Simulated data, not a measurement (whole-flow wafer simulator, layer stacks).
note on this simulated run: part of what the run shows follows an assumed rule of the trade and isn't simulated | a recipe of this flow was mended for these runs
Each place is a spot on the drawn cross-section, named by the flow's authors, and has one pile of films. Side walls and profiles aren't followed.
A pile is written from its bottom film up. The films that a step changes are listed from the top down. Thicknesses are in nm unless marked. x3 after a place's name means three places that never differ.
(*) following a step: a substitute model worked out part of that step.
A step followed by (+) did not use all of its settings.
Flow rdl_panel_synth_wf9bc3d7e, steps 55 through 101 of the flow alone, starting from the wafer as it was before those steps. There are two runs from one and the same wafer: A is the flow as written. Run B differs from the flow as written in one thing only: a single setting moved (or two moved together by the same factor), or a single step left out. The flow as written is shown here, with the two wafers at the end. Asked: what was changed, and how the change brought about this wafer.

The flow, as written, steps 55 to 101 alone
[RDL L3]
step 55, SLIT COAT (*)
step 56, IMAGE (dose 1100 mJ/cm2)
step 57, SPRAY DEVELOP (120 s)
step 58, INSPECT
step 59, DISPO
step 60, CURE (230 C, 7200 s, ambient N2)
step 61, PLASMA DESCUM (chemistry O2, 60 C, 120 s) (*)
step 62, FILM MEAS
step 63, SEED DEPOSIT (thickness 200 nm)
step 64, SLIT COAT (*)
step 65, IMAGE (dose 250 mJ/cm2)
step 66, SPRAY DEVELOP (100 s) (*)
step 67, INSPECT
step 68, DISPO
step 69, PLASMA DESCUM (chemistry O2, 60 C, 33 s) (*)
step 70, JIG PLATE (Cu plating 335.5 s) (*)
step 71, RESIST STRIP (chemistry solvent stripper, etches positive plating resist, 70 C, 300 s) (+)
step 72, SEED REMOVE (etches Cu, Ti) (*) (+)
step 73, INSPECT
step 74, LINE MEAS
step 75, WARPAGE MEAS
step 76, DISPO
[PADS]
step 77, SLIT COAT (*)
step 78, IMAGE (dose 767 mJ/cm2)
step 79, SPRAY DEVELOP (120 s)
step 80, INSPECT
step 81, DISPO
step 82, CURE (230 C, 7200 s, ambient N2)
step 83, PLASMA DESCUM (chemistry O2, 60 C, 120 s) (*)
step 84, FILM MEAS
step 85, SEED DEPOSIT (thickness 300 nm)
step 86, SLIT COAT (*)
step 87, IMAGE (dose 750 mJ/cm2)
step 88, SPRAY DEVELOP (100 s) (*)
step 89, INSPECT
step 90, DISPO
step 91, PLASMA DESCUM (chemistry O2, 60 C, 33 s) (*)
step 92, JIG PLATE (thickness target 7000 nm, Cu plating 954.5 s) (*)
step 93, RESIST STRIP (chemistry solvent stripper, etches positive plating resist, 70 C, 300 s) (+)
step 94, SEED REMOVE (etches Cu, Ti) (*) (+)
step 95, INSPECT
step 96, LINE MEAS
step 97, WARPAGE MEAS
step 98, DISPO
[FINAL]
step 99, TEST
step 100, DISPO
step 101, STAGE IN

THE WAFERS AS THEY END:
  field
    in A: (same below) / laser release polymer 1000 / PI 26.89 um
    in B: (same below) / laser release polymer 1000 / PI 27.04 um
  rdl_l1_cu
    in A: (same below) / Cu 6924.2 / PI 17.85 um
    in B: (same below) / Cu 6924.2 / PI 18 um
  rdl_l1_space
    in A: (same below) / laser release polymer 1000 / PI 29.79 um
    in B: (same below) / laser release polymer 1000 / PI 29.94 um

What caused this: step 70, JIG PLATE: Cu plating 389.2 s was run, while the flow as written has Cu plating 335.5 s.

The path from the change to this, step by step:
  step 70, JIG PLATE (Cu plating 335.5 s) (*)
      rdl_l3_cu, rdl_l3_land, rdl_l3_via, pads_land, pads_via: A Cu gains 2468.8 | B Cu gains 2864
  step 77, SLIT COAT (*)
      field: A PI gains 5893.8 | B PI gains 6043.5
      rdl_l1_cu: A PI gains 5773.5 | B PI gains 5922.2
      (and at 13 other places as well)
  step 86, SLIT COAT (*)
      rdl_l1_cu: A ILINE-POS-THICK-GRADE-A gains 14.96 um (new film) | B ILINE-POS-THICK-GRADE-A gains 14.97 um (new film)
      rdl_l2_land: A ILINE-POS-THICK-GRADE-A gains 14.62 um (new film) | B ILINE-POS-THICK-GRADE-A gains 14.63 um (new film)
      (and at 10 other places as well)
  step 88, SPRAY DEVELOP (100 s) (*)
      pads_cu: A ILINE-POS-THICK-GRADE-A loses 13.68 um (all of it) | B ILINE-POS-THICK-GRADE-A loses 13.7 um (all of it)
      pads_land: A ILINE-POS-THICK-GRADE-A loses 13.11 um (all of it) | B ILINE-POS-THICK-GRADE-A loses 13.08 um (all of it)
      (and at 1 other place as well)
  step 92, JIG PLATE (thickness target 7000 nm, Cu plating 954.5 s) (*)
      pads_via: A Au/Ni/Cu gains 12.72 um (new film) | B Au/Ni/Cu gains 12.67 um (new film)
  step 93, RESIST STRIP (chemistry solvent stripper, etches positive plating resist, 70 C, 300 s) (+)
      rdl_l1_cu: A ILINE-POS-THICK-GRADE-A loses 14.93 um (all of it) | B ILINE-POS-THICK-GRADE-A loses 14.94 um (all of it)
      rdl_l2_land: A ILINE-POS-THICK-GRADE-A loses 14.59 um (all of it) | B ILINE-POS-THICK-GRADE-A loses 14.6 um (all of it)
      (and at 7 other places as well)
